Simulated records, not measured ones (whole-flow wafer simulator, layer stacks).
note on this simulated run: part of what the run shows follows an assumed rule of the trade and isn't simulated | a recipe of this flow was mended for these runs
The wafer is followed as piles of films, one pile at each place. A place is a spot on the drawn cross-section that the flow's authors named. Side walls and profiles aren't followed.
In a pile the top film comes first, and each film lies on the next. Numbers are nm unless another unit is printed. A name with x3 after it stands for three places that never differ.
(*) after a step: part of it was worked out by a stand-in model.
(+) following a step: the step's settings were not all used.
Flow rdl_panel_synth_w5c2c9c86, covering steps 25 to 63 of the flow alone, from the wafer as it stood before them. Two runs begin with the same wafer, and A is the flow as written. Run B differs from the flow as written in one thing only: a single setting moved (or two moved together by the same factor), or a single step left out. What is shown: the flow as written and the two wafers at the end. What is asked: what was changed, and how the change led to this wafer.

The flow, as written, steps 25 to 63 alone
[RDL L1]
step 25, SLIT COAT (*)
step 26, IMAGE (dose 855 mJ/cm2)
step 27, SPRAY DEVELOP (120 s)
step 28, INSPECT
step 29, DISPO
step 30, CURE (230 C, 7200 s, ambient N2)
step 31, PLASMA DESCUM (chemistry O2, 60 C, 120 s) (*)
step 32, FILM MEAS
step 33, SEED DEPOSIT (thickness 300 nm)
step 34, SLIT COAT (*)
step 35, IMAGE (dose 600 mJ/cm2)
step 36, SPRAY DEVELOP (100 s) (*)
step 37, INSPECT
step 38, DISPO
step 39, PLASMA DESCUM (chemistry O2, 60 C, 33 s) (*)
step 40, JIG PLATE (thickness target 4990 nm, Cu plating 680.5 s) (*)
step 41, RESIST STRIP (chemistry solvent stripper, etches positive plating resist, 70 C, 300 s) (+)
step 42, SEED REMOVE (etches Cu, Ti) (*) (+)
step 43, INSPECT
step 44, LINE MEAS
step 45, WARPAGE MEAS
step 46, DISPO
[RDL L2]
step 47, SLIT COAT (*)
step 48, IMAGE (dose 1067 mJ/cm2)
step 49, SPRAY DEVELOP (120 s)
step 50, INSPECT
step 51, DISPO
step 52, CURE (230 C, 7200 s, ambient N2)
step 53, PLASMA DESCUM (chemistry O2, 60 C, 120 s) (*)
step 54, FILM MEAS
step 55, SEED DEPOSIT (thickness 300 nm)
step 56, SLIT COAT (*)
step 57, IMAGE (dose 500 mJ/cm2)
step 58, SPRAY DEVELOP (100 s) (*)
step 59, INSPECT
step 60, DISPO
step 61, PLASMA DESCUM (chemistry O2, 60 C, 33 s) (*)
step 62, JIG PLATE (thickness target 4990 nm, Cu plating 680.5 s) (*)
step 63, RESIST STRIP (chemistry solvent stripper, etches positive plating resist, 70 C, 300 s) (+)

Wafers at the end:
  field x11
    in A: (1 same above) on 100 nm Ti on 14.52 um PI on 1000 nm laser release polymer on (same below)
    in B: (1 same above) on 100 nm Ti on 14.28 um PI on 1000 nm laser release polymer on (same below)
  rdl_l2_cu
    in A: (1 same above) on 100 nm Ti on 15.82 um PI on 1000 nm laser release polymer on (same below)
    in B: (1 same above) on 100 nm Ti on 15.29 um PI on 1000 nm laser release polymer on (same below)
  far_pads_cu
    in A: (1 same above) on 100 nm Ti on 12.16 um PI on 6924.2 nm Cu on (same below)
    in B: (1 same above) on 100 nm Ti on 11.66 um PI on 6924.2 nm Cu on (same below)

Cause: step 40, JIG PLATE: Cu plating 536.2 s was run, while the flow as written has Cu plating 680.5 s.

Step by step, how the change led to this:
  step 40, JIG PLATE (thickness target 4990 nm, Cu plating 680.5 s) (*)
      rdl_l1_cu, rdl_l1_land, rdl_l1_via, rdl_l1_rim, rdl_l2_land, rdl_l2_via: A Cu gains 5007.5 | B Cu gains 3945.7
  step 47, SLIT COAT (*)
      field x11, rdl_l2_rim x3: A PI gains 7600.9 | B PI gains 7361.7
      rdl_l2_cu, rdl_l2_space: A PI gains 8899.9 | B PI gains 8378.1
      (also at 5 further places)
  step 56, SLIT COAT (*)
      rdl_l1_cu: A ILINE-POS-THICK-GRADE-A gains 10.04 um (new film) | B ILINE-POS-THICK-GRADE-A gains 10.13 um (new film)
      rdl_l1_space: A ILINE-POS-THICK-GRADE-A gains 11.02 um (new film) | B ILINE-POS-THICK-GRADE-A gains 10.93 um (new film)
      (also at 2 further places)
  step 58, SPRAY DEVELOP (100 s) (*)
      rdl_l2_land: A ILINE-POS-THICK-GRADE-A loses 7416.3 (all of it) | B ILINE-POS-THICK-GRADE-A loses 7571.1 (all of it)
      rdl_l2_via: A ILINE-POS-THICK-GRADE-A loses 12.83 um (all of it) | B ILINE-POS-THICK-GRADE-A loses 13 um (all of it)
  step 63, RESIST STRIP (chemistry solvent stripper, etches positive plating resist, 70 C, 300 s) (+)
      rdl_l1_cu: A ILINE-POS-THICK-GRADE-A loses 10.01 um (all of it) | B ILINE-POS-THICK-GRADE-A loses 10.1 um (all of it)
      rdl_l1_space: A ILINE-POS-THICK-GRADE-A loses 10.99 um (all of it) | B ILINE-POS-THICK-GRADE-A loses 10.9 um (all of it)
